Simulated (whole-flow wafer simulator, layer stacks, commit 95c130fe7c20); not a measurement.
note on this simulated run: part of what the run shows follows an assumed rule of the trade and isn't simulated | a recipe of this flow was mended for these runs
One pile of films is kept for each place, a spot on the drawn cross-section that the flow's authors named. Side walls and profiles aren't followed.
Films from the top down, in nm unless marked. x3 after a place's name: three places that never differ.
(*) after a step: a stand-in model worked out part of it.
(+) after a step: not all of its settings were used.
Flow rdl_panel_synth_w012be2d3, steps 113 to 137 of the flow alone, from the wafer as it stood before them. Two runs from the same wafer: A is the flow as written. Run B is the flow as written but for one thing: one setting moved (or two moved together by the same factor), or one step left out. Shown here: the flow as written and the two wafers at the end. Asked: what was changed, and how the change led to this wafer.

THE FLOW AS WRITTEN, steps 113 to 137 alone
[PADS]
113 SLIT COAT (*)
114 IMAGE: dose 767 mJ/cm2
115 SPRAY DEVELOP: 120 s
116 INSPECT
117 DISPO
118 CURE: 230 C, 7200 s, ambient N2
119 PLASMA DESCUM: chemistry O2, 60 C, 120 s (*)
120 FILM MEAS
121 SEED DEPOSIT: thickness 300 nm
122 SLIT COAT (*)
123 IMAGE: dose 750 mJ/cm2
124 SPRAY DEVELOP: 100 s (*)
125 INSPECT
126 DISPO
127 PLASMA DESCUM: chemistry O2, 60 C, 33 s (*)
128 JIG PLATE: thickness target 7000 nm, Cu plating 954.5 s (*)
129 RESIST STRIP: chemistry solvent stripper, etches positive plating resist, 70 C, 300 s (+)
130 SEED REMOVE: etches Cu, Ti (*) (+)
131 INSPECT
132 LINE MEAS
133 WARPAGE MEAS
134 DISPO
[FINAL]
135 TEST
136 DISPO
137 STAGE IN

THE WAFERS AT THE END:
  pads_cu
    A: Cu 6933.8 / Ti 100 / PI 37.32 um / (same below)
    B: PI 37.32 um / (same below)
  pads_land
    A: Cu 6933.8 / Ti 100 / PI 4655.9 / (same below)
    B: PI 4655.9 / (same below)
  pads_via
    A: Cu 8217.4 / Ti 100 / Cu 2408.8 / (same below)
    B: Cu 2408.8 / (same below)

The cause: step 128, JIG PLATE: thickness target 7000 nm, Cu plating 954.5 s (*), was left out.

How the change led to this, step by step:
  130 SEED REMOVE: etches Cu, Ti (*) (+)
      pads_cu, pads_land, pads_via: A Cu -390 | B Cu -300 (all of it), Ti -100 (all of it)
Counting metal films that touch as one body, pads_cu has 0 bodies; the flow as written gives 1 body.
Counting metal films that touch as one body, pads_land has 1 body; the flow as written gives 2 bodies (between them, from the top down: PI 4655.9).
